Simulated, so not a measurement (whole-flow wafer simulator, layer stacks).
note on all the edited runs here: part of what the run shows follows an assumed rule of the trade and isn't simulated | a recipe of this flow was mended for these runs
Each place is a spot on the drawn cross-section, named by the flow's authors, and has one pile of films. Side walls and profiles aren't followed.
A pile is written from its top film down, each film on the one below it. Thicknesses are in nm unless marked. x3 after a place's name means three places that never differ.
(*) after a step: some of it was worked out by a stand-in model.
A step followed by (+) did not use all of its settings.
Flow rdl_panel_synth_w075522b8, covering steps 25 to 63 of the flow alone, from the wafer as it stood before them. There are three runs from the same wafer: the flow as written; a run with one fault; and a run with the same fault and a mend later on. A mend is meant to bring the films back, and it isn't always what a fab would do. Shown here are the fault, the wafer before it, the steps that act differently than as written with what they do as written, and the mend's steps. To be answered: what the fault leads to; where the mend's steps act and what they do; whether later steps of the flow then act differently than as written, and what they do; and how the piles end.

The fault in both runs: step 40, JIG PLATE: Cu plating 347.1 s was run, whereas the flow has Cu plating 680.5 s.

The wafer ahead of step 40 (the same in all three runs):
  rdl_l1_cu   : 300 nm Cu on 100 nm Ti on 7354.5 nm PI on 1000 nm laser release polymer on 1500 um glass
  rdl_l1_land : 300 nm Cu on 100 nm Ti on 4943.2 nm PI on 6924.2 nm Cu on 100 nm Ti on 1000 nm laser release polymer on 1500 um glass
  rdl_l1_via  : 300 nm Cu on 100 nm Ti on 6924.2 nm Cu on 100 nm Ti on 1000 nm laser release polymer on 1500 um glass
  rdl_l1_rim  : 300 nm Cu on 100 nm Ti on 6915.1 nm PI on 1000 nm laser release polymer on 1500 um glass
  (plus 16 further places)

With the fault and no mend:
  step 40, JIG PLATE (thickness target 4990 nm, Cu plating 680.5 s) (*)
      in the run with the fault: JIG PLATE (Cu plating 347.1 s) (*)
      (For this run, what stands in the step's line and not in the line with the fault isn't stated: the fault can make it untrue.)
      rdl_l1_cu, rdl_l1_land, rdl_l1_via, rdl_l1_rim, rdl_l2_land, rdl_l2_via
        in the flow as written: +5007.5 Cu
        in the run with the fault: +2554.2 Cu
  Later steps of the flow acting differently than as written:
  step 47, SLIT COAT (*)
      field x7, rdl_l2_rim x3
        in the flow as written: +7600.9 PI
        in the run with the fault: +7053.4 PI
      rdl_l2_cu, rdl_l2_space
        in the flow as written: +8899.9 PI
        in the run with the fault: +7705.7 PI
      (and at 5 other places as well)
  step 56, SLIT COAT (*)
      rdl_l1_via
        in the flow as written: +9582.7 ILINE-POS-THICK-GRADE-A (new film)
        in the run with the fault: +10.05 um ILINE-POS-THICK-GRADE-A (new film)
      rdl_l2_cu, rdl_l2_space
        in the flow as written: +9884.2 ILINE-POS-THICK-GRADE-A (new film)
        in the run with the fault: +9561.8 ILINE-POS-THICK-GRADE-A (new film)
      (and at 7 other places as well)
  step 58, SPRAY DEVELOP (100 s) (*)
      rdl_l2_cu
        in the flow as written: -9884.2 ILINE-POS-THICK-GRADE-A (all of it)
        in the run with the fault: -9561.8 ILINE-POS-THICK-GRADE-A (all of it)
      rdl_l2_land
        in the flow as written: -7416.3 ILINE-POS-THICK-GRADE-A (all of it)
        in the run with the fault: -7783.1 ILINE-POS-THICK-GRADE-A (all of it)
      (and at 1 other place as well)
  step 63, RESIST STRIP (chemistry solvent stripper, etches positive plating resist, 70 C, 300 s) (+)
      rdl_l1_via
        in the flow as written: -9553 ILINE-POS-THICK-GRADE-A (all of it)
        in the run with the fault: -10.02 um ILINE-POS-THICK-GRADE-A (all of it)
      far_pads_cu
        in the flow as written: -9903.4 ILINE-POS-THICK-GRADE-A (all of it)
        in the run with the fault: -9582.6 ILINE-POS-THICK-GRADE-A (all of it)
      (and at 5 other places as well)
  The piles end different from the flow's at field x7, far_pads_cu, rdl_l1_cu and 11 more by more than 2% or 0.5 nm, whichever is larger.
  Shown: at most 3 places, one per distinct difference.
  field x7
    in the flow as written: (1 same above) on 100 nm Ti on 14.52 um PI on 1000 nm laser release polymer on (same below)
    in the run with the fault: (1 same above) on 100 nm Ti on 13.97 um PI on 1000 nm laser release polymer on (same below)
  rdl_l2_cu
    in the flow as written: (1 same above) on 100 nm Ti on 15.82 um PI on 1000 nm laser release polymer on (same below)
    in the run with the fault: (1 same above) on 100 nm Ti on 14.62 um PI on 1000 nm laser release polymer on (same below)
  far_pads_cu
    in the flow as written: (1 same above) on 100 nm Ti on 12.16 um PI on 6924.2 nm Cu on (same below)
    in the run with the fault: (1 same above) on 100 nm Ti on 10.99 um PI on 6924.2 nm Cu on (same below)

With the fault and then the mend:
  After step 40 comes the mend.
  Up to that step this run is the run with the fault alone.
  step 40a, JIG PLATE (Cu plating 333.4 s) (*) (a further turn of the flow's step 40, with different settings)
      rdl_l1_cu, rdl_l1_land, rdl_l1_via, rdl_l1_rim, rdl_l2_land, rdl_l2_via
        +2453.4 Cu
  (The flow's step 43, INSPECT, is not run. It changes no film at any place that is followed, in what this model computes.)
  Later steps of the flow that are run all act as written at every place that is followed.
  By the end, the piles equal the flow's at every place that both follow.
